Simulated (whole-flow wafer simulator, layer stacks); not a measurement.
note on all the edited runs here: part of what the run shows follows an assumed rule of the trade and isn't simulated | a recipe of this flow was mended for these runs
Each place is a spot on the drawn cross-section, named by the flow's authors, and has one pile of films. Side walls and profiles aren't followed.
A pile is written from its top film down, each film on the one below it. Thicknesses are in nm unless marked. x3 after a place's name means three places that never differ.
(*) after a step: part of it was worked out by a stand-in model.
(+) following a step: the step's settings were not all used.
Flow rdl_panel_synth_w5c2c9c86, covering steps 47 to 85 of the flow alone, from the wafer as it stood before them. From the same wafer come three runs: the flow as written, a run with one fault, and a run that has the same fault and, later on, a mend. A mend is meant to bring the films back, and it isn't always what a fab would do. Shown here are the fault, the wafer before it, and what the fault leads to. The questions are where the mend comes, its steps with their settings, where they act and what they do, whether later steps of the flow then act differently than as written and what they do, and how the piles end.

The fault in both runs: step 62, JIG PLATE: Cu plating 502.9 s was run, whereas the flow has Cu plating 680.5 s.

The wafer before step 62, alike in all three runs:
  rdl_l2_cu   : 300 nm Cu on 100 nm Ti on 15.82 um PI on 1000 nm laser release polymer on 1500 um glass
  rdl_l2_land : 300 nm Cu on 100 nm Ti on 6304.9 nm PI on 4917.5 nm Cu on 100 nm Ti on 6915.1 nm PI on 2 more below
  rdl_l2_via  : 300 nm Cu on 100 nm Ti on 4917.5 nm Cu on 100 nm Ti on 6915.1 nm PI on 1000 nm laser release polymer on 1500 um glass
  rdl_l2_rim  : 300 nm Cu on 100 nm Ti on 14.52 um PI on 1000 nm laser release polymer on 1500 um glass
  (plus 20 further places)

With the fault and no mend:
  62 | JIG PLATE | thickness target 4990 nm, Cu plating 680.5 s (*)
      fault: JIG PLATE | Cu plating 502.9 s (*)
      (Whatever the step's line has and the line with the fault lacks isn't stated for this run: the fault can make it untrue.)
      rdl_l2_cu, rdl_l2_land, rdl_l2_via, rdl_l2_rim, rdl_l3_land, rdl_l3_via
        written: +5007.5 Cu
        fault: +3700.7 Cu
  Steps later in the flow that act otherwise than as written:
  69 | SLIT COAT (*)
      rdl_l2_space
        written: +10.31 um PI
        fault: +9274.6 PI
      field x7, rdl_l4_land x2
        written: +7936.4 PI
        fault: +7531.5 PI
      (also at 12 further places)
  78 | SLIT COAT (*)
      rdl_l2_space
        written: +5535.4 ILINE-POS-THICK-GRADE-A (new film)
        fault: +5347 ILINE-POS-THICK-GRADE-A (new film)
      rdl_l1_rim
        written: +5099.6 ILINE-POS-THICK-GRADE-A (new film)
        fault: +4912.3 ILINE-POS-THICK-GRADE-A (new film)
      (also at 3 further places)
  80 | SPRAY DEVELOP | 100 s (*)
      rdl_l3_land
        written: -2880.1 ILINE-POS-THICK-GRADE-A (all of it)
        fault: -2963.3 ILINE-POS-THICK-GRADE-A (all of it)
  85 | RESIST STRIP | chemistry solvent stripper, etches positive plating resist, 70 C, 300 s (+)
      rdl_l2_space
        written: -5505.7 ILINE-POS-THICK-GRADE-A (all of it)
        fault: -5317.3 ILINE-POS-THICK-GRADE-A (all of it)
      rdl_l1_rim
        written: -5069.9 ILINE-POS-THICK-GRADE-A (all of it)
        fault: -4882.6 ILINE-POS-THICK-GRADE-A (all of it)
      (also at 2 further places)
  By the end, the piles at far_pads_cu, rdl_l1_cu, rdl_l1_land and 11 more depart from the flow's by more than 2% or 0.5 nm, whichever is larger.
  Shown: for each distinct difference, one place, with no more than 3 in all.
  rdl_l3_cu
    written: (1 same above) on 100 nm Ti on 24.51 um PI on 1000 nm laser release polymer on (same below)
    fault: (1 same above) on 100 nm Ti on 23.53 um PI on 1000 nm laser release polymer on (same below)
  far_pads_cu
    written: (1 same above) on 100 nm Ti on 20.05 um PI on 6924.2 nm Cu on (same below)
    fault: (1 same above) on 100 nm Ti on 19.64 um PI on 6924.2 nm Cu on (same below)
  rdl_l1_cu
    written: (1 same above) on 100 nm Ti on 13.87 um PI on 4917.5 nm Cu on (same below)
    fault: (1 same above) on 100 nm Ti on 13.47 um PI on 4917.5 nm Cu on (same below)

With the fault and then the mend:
  The mend stands after step 62.
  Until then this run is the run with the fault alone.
  62a | JIG PLATE | Cu plating 177.6 s (*) (the flow's step 62 again, with other settings)
      rdl_l2_cu, rdl_l2_land, rdl_l2_via, rdl_l2_rim, rdl_l3_land, rdl_l3_via
        +1306.9 Cu
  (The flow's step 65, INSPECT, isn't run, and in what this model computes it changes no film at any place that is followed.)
  None of the later steps of the flow acts differently than as written at any place that is followed.
  At every place that both follow, the piles at the end match the flow's.
